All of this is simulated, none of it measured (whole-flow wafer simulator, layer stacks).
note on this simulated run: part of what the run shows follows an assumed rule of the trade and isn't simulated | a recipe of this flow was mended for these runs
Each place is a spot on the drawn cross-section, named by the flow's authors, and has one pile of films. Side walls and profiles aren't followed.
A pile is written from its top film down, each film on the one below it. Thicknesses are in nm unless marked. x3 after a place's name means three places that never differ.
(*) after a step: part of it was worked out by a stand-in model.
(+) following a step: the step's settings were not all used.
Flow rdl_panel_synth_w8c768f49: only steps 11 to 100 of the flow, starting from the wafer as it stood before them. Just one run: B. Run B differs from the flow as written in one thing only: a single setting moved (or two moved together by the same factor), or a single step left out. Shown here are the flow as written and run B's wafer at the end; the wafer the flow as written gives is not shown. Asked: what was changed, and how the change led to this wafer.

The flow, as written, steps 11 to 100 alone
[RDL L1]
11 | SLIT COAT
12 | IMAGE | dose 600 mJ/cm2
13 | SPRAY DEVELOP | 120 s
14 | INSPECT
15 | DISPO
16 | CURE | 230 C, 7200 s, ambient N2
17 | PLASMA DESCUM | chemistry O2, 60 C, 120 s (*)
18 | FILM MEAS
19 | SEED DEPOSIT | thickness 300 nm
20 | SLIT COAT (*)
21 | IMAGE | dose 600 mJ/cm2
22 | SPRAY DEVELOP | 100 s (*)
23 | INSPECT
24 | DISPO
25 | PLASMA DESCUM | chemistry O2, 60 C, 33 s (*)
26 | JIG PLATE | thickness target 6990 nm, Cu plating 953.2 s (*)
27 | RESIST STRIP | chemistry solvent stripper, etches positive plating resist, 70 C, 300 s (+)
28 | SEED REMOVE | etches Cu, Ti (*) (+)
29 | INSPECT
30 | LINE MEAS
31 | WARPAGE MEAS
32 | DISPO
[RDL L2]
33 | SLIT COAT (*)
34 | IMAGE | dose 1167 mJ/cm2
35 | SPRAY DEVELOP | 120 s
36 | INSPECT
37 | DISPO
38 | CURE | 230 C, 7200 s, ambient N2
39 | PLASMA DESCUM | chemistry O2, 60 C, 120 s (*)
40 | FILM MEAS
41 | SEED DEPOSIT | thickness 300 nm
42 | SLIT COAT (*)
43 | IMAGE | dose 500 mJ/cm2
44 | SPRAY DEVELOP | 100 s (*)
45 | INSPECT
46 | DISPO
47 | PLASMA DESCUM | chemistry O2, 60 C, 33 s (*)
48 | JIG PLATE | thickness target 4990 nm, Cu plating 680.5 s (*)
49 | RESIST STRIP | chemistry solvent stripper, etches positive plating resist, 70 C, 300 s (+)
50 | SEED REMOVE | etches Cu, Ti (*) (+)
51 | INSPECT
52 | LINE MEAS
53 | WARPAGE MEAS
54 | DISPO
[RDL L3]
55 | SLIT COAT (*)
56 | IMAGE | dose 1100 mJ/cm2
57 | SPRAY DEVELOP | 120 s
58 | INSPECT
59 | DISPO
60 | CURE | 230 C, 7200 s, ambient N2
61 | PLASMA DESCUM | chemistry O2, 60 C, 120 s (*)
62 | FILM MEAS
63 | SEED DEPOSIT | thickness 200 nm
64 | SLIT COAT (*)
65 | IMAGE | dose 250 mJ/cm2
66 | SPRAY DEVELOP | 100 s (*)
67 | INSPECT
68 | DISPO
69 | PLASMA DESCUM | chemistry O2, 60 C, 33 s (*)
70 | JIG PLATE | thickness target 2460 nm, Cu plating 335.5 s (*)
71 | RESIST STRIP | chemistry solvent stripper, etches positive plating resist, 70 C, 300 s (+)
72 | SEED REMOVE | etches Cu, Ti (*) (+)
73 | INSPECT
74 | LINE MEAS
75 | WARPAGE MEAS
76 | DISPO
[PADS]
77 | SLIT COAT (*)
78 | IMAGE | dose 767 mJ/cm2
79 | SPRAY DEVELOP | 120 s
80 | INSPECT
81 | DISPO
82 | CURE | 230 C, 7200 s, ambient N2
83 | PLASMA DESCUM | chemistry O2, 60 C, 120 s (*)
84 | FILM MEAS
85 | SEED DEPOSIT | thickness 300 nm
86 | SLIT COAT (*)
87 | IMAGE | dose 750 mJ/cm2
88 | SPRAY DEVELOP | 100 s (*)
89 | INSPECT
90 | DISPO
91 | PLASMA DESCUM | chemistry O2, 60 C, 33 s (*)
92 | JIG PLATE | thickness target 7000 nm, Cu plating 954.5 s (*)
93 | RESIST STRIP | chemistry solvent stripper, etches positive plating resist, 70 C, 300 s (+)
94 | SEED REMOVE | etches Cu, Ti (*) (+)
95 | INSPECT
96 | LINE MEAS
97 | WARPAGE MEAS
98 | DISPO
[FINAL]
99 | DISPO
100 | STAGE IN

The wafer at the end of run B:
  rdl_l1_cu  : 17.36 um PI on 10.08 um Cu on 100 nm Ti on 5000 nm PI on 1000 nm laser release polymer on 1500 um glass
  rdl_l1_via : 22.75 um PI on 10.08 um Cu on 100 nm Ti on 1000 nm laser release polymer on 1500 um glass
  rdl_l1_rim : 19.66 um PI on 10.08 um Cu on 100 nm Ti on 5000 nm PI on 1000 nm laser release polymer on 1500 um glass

What caused this: step 26, JIG PLATE: Cu plating 1382 s was run, though the flow has Cu plating 953.2 s.

How this came from the change, step by step:
  26 | JIG PLATE | thickness target 6990 nm, Cu plating 953.2 s (*)
      rdl_l1_cu, rdl_l1_via, rdl_l1_rim, rdl_l2_land, rdl_l2_via: +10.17 um Cu (it would be, as written: +7014.2 Cu)
  33 | SLIT COAT (*)
      rdl_l2_cu, rdl_l2_space: +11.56 um PI (it would be, as written: +9908.1 PI)
      field, rdl_l3_cu, rdl_l3_space and 7 more: +8815.5 PI (it would be, as written: +8062.5 PI)
      (and at 5 other places as well)
  42 | SLIT COAT (*)
      rdl_l1_via: +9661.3 ILINE-POS-THICK-GRADE-A (new film) (it would be, as written: +10.08 um ILINE-POS-THICK-GRADE-A (new film))
      rdl_l2_cu, rdl_l2_space: +10.47 um ILINE-POS-THICK-GRADE-A (new film) (it would be, as written: +10.13 um ILINE-POS-THICK-GRADE-A (new film))
      (and at 4 other places as well)
  44 | SPRAY DEVELOP | 100 s (*)
      rdl_l2_cu: -10.47 um ILINE-POS-THICK-GRADE-A (all of it) (it would be, as written: -10.13 um ILINE-POS-THICK-GRADE-A (all of it))
      rdl_l2_land: -6744.9 ILINE-POS-THICK-GRADE-A (all of it) (it would be, as written: -7139.5 ILINE-POS-THICK-GRADE-A (all of it))
      (and at 1 other place as well)
  49 | RESIST STRIP | chemistry solvent stripper, etches positive plating resist, 70 C, 300 s (+)
      rdl_l1_via: -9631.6 ILINE-POS-THICK-GRADE-A (all of it) (it would be, as written: -10.05 um ILINE-POS-THICK-GRADE-A (all of it))
      rdl_l1_space: -10.87 um ILINE-POS-THICK-GRADE-A (all of it) (it would be, as written: -10.49 um ILINE-POS-THICK-GRADE-A (all of it))
      (and at 2 other places as well)
  55 | SLIT COAT (*)
      rdl_l1_space: +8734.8 PI (it would be, as written: +8409.5 PI)
      rdl_l1_via: +7657.1 PI (it would be, as written: +8010.4 PI)
      (and at 5 other places as well)
  64 | SLIT COAT (*)
      rdl_l1_space: +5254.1 ILINE-POS-THICK-GRADE-A (new film) (it would be, as written: +5109.9 ILINE-POS-THICK-GRADE-A (new film))
      rdl_l1_via: +4774.3 ILINE-POS-THICK-GRADE-A (new film) (it would be, as written: +4989.6 ILINE-POS-THICK-GRADE-A (new film))
      (and at 4 other places as well)
  71 | RESIST STRIP | chemistry solvent stripper, etches positive plating resist, 70 C, 300 s (+)
      rdl_l1_space: -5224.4 ILINE-POS-THICK-GRADE-A (all of it) (it would be, as written: -5080.2 ILINE-POS-THICK-GRADE-A (all of it))
      rdl_l1_via: -4744.6 ILINE-POS-THICK-GRADE-A (all of it) (it would be, as written: -4959.9 ILINE-POS-THICK-GRADE-A (all of it))
      (and at 4 other places as well)
  77 | SLIT COAT (*)
      rdl_l1_via: +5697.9 PI (it would be, as written: +5886.6 PI)
      rdl_l2_cu: +6295.7 PI (it would be, as written: +6131.9 PI)
      (and at 3 other places as well)
  86 | SLIT COAT (*)
      rdl_l1_cu: +15.03 um ILINE-POS-THICK-GRADE-A (new film) (it would be, as written: +14.96 um ILINE-POS-THICK-GRADE-A (new film))
      rdl_l1_space: +15.13 um ILINE-POS-THICK-GRADE-A (new film) (it would be, as written: +15.05 um ILINE-POS-THICK-GRADE-A (new film))
      (and at 6 other places as well)
  93 | RESIST STRIP | chemistry solvent stripper, etches positive plating resist, 70 C, 300 s (+)
      rdl_l1_cu: -15 um ILINE-POS-THICK-GRADE-A (all of it) (it would be, as written: -14.93 um ILINE-POS-THICK-GRADE-A (all of it))
      rdl_l1_space: -15.1 um ILINE-POS-THICK-GRADE-A (all of it) (it would be, as written: -15.02 um ILINE-POS-THICK-GRADE-A (all of it))
      (and at 6 other places as well)
